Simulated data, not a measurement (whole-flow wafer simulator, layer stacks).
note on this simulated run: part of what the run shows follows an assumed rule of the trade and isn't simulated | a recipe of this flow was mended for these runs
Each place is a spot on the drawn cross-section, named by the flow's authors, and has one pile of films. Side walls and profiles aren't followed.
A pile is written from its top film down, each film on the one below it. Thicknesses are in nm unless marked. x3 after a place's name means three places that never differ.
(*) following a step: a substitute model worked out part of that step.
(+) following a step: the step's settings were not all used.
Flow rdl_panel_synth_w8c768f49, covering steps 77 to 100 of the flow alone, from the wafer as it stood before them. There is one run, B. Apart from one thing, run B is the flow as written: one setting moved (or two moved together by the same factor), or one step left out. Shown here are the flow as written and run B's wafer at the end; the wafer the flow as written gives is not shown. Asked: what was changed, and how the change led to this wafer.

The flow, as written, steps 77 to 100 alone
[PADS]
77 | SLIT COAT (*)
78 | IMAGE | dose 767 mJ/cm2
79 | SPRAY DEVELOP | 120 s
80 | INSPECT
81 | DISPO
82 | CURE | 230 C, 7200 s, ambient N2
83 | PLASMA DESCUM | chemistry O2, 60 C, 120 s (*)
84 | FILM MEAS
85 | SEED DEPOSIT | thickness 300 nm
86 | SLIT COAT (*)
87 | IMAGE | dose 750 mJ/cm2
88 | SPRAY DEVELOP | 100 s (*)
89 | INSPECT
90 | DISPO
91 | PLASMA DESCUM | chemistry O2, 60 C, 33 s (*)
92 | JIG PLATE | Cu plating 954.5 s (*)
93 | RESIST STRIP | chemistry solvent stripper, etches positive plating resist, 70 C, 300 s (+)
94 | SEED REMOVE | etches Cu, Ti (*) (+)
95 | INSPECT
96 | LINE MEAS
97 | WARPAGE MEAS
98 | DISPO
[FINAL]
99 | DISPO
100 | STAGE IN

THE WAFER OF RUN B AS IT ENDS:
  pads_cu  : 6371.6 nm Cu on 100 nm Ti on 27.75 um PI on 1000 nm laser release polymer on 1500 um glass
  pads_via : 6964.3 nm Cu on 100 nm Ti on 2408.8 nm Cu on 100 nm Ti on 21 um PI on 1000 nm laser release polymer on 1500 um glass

Cause: step 92, JIG PLATE: Cu plating 878.1 s was run, whereas the flow has Cu plating 954.5 s.

Step by step, how the change led to this:
  92 | JIG PLATE | Cu plating 954.5 s (*)
      pads_cu, pads_land: +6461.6 Cu (as written it would have been: +7023.8 Cu)
      pads_via: +7054.3 Cu (as written it would have been: +8307.4 Cu)
